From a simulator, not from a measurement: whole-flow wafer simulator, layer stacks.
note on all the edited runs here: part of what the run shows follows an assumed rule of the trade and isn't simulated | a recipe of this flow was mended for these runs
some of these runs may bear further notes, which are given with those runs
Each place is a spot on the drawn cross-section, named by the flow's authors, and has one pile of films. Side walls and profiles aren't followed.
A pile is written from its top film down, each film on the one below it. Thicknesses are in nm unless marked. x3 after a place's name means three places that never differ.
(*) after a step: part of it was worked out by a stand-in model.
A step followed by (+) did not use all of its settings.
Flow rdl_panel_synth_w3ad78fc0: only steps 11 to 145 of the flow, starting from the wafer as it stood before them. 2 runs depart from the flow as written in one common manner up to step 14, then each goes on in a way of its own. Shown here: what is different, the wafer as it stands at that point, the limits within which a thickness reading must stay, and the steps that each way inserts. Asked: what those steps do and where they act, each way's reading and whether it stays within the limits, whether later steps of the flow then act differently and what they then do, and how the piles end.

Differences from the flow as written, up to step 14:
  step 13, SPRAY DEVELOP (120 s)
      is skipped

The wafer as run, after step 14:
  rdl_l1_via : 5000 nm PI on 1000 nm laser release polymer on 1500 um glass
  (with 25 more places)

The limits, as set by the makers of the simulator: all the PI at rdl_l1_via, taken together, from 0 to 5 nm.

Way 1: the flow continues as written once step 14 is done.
  After step 14, the reading is 5000 nm, outside the limits.
  Later steps of the flow acting differently than as written (not shown: 1 more step that differs only slightly, by at most 2% or 0.5 nm, whichever is larger):
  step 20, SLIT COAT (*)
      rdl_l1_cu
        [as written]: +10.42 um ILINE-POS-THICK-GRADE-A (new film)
        [this way]: +12 um ILINE-POS-THICK-GRADE-A (new film)
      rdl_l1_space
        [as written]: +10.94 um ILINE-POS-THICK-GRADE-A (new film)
        [this way]: +12 um ILINE-POS-THICK-GRADE-A (new film)
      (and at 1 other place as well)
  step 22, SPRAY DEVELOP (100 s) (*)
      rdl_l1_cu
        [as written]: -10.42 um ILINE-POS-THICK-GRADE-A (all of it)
        [this way]: -12 um ILINE-POS-THICK-GRADE-A (all of it)
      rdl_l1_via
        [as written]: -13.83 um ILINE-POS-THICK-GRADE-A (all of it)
        [this way]: -12 um ILINE-POS-THICK-GRADE-A (all of it)
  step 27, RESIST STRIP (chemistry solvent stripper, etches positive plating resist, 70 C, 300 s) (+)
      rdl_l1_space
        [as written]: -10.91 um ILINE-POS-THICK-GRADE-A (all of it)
        [this way]: -11.97 um ILINE-POS-THICK-GRADE-A (all of it)
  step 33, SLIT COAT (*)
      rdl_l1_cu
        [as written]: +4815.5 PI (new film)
        [this way]: +5406.8 PI (new film)
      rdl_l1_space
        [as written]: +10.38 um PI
        [this way]: +10.99 um PI
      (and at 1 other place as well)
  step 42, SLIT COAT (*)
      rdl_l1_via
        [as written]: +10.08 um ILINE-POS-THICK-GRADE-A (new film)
        [this way]: +9151.1 ILINE-POS-THICK-GRADE-A (new film)
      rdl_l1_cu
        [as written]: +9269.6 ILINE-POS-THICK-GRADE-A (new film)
        [this way]: +9750.6 ILINE-POS-THICK-GRADE-A (new film)
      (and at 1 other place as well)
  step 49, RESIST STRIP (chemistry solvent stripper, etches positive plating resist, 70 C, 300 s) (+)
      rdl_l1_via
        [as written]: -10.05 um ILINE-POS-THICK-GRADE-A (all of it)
        [this way]: -9121.4 ILINE-POS-THICK-GRADE-A (all of it)
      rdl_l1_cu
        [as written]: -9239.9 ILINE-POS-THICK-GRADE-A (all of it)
        [this way]: -9720.9 ILINE-POS-THICK-GRADE-A (all of it)
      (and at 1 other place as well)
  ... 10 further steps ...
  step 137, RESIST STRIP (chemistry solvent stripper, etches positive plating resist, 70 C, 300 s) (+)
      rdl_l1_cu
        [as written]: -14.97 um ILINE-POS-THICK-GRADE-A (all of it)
        [this way]: -15.02 um ILINE-POS-THICK-GRADE-A (all of it)
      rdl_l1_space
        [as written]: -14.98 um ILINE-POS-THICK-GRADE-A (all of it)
        [this way]: -15.02 um ILINE-POS-THICK-GRADE-A (all of it)
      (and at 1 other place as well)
  At rdl_l1_cu, rdl_l1_space, rdl_l1_via, the piles at the end differ from the flow's by more than 2% or 0.5 nm, whichever is larger.
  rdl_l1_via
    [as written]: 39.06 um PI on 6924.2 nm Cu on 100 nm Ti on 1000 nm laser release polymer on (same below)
    [this way]: 35.67 um PI on 6924.2 nm Cu on 100 nm Ti on 5000 nm PI on 1000 nm laser release polymer on (same below)
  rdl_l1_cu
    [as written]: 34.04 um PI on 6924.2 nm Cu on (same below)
    [this way]: 35.42 um PI on 6924.2 nm Cu on (same below)
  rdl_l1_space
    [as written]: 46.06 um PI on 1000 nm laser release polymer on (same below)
    [this way]: 47.44 um PI on 1000 nm laser release polymer on (same below)

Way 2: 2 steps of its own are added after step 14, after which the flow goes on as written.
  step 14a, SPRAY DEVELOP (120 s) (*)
      rdl_l1_via
        -5000 PI (all of it)
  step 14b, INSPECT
      does not change any film at any place that is followed
  After step 14b, the reading is 0 nm, within the limits.
  Every later step of the flow that is run acts as written at every place that is followed.
  By the end, the piles equal the flow's at every place that both follow.

Inside the limits: way 2. Outside the limits: way 1.
